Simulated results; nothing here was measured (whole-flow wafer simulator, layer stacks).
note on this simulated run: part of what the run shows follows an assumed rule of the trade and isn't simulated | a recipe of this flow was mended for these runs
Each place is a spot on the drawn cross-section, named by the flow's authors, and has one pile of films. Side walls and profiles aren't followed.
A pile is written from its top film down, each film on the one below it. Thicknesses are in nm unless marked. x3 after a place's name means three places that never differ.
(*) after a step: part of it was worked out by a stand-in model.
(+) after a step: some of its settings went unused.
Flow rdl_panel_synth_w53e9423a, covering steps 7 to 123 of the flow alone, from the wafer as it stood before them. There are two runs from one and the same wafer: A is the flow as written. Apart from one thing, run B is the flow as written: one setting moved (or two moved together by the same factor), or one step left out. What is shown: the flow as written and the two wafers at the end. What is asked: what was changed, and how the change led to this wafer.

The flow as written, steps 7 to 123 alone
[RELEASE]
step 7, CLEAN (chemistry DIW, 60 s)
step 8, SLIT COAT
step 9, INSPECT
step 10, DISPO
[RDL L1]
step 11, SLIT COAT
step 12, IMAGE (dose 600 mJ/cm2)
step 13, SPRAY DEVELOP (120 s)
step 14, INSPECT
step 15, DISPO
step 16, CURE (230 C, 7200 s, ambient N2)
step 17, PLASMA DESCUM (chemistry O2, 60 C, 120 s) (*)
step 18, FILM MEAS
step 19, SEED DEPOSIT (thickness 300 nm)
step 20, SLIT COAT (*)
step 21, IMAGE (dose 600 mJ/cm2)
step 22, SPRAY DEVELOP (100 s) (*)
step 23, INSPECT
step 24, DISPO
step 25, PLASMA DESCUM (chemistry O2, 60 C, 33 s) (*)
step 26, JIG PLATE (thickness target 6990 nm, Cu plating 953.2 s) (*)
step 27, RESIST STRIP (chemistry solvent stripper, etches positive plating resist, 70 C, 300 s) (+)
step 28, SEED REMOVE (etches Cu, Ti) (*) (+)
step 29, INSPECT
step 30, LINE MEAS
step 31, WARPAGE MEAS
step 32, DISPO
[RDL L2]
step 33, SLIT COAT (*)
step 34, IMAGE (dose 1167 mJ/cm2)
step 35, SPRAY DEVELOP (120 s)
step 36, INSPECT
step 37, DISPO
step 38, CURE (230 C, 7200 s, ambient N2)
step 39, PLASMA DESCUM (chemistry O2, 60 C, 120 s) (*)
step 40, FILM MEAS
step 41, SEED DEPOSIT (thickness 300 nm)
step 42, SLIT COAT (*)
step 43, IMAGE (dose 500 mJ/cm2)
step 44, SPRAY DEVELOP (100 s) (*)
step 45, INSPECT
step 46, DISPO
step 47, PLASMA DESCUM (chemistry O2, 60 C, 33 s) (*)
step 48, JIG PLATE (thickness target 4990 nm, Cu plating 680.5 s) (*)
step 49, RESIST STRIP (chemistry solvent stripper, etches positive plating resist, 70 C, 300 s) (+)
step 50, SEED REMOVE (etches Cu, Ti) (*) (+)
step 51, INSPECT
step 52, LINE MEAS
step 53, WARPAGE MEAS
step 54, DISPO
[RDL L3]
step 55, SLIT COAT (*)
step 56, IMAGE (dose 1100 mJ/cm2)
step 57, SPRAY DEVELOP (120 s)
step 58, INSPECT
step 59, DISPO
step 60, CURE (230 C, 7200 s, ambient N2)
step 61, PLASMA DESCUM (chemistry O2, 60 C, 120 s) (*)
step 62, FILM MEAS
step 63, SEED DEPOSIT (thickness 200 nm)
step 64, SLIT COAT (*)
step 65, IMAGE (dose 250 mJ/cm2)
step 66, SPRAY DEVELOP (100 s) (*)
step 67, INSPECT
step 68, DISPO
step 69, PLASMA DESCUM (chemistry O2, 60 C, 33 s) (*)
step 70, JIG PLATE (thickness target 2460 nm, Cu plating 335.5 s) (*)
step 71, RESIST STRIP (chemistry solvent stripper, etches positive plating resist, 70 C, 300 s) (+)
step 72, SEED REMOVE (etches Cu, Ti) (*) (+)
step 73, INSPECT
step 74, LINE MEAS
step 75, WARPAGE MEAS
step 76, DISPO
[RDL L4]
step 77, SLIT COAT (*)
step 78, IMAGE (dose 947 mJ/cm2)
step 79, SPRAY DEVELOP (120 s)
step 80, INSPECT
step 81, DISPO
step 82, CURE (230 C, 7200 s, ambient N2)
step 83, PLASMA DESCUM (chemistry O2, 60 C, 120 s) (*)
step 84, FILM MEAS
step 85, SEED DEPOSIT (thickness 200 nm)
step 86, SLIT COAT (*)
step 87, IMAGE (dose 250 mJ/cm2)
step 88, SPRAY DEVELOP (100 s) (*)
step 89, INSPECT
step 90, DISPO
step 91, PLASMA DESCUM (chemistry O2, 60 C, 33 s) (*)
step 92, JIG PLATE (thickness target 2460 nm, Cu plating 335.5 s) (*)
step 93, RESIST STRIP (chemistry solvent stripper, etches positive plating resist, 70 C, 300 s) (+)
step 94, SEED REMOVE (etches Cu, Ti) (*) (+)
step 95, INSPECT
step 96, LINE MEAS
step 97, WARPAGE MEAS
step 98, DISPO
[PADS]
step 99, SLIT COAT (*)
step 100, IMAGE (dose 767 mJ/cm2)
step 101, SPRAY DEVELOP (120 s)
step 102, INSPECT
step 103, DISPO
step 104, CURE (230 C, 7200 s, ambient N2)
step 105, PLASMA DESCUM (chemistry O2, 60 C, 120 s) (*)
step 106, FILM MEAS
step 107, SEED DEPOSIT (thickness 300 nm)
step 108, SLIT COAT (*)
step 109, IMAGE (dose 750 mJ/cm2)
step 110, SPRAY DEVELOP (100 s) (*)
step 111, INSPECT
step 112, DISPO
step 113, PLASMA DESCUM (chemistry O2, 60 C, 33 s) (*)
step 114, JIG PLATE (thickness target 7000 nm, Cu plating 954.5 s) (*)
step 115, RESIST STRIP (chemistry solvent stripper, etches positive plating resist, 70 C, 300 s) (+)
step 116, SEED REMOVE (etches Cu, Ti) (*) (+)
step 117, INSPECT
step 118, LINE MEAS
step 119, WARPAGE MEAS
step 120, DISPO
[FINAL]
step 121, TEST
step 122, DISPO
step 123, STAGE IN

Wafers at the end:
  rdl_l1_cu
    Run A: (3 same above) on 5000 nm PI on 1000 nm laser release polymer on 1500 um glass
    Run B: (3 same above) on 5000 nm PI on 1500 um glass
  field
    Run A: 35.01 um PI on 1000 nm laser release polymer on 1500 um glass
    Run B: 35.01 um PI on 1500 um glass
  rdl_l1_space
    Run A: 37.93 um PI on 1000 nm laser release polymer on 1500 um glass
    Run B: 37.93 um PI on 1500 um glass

What caused this: step 8, SLIT COAT, was skipped.

How this came from the change, step by step:
  (no step that both runs have acts differently)
